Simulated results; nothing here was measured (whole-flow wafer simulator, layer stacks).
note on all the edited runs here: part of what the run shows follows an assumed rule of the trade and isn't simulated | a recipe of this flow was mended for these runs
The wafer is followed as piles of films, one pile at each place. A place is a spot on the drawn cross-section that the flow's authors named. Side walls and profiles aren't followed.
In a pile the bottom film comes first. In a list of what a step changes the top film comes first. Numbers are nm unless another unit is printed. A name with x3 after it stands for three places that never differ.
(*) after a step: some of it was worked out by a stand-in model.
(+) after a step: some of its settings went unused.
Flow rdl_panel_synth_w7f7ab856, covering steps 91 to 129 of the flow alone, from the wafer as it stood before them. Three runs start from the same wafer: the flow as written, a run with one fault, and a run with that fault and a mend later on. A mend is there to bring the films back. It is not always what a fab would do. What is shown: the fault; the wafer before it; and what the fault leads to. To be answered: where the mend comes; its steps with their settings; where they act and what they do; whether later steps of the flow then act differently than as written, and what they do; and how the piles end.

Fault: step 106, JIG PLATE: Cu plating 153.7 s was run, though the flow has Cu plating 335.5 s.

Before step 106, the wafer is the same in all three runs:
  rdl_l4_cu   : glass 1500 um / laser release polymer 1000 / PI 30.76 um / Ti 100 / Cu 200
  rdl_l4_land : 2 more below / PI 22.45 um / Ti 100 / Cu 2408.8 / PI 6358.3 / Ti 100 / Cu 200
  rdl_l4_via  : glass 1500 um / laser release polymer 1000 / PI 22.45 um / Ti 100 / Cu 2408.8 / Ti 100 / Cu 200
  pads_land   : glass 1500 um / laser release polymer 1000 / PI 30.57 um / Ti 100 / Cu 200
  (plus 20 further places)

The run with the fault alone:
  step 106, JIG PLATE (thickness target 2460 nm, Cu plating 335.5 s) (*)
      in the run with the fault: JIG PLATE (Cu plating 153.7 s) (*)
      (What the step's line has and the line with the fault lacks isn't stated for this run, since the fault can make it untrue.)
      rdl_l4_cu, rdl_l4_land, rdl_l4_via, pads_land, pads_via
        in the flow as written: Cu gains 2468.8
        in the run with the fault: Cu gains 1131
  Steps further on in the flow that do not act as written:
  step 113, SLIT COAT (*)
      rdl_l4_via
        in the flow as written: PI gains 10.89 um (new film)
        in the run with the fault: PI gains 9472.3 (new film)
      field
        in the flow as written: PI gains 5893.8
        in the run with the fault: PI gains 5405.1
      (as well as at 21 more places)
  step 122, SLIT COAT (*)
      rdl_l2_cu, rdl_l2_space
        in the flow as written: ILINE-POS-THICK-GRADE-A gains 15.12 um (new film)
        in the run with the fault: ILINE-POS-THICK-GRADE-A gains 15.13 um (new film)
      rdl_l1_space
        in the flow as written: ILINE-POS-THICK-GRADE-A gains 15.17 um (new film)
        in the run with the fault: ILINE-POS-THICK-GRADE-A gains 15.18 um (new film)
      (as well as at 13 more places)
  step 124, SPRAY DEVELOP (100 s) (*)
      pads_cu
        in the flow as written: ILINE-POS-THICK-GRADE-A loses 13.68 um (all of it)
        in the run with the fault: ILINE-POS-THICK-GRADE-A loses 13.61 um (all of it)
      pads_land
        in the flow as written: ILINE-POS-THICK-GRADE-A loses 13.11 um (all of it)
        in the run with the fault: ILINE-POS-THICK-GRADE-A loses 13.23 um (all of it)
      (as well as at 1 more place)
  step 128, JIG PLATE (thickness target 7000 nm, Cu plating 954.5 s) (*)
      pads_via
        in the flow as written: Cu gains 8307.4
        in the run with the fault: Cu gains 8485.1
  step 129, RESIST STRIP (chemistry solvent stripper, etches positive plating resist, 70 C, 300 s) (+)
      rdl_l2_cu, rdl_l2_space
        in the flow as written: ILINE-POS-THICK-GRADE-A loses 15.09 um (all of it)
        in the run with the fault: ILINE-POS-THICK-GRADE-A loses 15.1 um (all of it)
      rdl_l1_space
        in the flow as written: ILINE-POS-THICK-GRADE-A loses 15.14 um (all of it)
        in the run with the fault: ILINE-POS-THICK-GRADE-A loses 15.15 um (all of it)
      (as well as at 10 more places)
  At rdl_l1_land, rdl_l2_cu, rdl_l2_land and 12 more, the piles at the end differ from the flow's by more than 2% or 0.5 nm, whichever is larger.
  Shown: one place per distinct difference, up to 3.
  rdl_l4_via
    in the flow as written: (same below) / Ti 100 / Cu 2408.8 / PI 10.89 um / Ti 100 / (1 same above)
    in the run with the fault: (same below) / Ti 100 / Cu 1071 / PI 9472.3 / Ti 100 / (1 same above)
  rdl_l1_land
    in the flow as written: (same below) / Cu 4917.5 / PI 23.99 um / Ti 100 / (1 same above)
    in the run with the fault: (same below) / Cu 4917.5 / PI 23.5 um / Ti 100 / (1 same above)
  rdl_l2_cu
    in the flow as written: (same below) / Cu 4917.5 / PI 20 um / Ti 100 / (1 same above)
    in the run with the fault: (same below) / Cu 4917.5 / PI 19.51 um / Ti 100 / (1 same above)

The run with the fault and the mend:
  The mend stands after step 106.
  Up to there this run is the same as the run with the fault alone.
  step 106a, JIG PLATE (Cu plating 181.8 s) (*) (a further turn of the flow's step 106, with different settings)
      rdl_l4_cu, rdl_l4_land, rdl_l4_via, pads_land, pads_via
        Cu gains 1337.8
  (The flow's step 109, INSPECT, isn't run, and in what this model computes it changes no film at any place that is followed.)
  Every later step of the flow that is run acts as written at every place that is followed.
  By the end, the piles equal the flow's at every place that both follow.
